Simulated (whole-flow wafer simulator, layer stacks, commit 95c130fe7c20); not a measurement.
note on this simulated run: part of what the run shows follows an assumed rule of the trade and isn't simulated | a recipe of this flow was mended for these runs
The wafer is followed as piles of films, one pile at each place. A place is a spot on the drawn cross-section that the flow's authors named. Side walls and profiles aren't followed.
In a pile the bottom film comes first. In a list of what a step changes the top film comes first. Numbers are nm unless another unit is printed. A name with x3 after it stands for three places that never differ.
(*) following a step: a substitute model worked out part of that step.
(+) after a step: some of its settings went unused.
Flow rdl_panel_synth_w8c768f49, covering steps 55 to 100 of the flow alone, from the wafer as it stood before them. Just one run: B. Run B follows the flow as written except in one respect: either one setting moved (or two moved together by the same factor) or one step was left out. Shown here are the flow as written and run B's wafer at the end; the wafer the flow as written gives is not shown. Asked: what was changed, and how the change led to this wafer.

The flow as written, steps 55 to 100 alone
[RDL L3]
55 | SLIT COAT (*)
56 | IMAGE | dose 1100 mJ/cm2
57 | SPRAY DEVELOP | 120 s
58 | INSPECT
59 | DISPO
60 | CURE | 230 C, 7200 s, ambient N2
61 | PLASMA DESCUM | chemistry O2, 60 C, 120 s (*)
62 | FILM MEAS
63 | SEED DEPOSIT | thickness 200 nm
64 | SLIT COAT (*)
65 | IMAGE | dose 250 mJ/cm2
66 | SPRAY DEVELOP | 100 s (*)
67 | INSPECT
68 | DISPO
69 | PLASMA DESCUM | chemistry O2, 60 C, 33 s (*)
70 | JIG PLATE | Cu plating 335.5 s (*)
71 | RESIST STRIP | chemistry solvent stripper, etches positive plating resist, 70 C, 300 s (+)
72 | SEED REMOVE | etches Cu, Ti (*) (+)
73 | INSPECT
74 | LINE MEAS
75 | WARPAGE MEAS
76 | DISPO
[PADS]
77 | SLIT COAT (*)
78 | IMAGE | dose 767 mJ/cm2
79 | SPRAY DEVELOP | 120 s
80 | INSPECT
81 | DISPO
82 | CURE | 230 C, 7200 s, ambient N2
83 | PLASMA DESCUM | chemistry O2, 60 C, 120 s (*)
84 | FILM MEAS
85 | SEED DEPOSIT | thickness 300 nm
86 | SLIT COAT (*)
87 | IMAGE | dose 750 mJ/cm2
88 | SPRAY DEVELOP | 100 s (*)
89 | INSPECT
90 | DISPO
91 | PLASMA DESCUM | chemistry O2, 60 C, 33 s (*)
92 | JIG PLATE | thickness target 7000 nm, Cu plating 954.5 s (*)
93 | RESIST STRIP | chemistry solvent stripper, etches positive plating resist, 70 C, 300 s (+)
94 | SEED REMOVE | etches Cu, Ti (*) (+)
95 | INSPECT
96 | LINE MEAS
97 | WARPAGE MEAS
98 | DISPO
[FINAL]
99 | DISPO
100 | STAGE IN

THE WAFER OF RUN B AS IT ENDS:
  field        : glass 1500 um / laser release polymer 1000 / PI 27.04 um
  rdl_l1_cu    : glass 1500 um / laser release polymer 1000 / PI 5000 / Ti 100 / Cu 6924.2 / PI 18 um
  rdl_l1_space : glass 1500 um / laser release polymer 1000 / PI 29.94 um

What caused this: step 70, JIG PLATE: Cu plating 389.2 s was run, though the flow has Cu plating 335.5 s.

The path from the change to this, step by step:
  70 | JIG PLATE | Cu plating 335.5 s (*)
      rdl_l3_cu, rdl_l3_land, rdl_l3_via, pads_land, pads_via: Cu gains 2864 (as written it would have been: Cu gains 2468.8)
  77 | SLIT COAT (*)
      field: PI gains 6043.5 (as written it would have been: PI gains 5893.8)
      rdl_l1_cu: PI gains 5922.2 (as written it would have been: PI gains 5773.5)
      (also at 13 further places)
  86 | SLIT COAT (*)
      rdl_l1_cu: ILINE-POS-THICK-GRADE-A gains 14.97 um (new film) (as written it would have been: ILINE-POS-THICK-GRADE-A gains 14.96 um (new film))
      rdl_l2_land: ILINE-POS-THICK-GRADE-A gains 14.63 um (new film) (as written it would have been: ILINE-POS-THICK-GRADE-A gains 14.62 um (new film))
      (also at 10 further places)
  88 | SPRAY DEVELOP | 100 s (*)
      pads_cu: ILINE-POS-THICK-GRADE-A loses 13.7 um (all of it) (as written it would have been: ILINE-POS-THICK-GRADE-A loses 13.68 um (all of it))
      pads_land: ILINE-POS-THICK-GRADE-A loses 13.08 um (all of it) (as written it would have been: ILINE-POS-THICK-GRADE-A loses 13.11 um (all of it))
      (also at 1 further place)
  93 | RESIST STRIP | chemistry solvent stripper, etches positive plating resist, 70 C, 300 s (+)
      rdl_l1_cu: ILINE-POS-THICK-GRADE-A loses 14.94 um (all of it) (as written it would have been: ILINE-POS-THICK-GRADE-A loses 14.93 um (all of it))
      rdl_l2_land: ILINE-POS-THICK-GRADE-A loses 14.6 um (all of it) (as written it would have been: ILINE-POS-THICK-GRADE-A loses 14.59 um (all of it))
      (also at 7 further places)
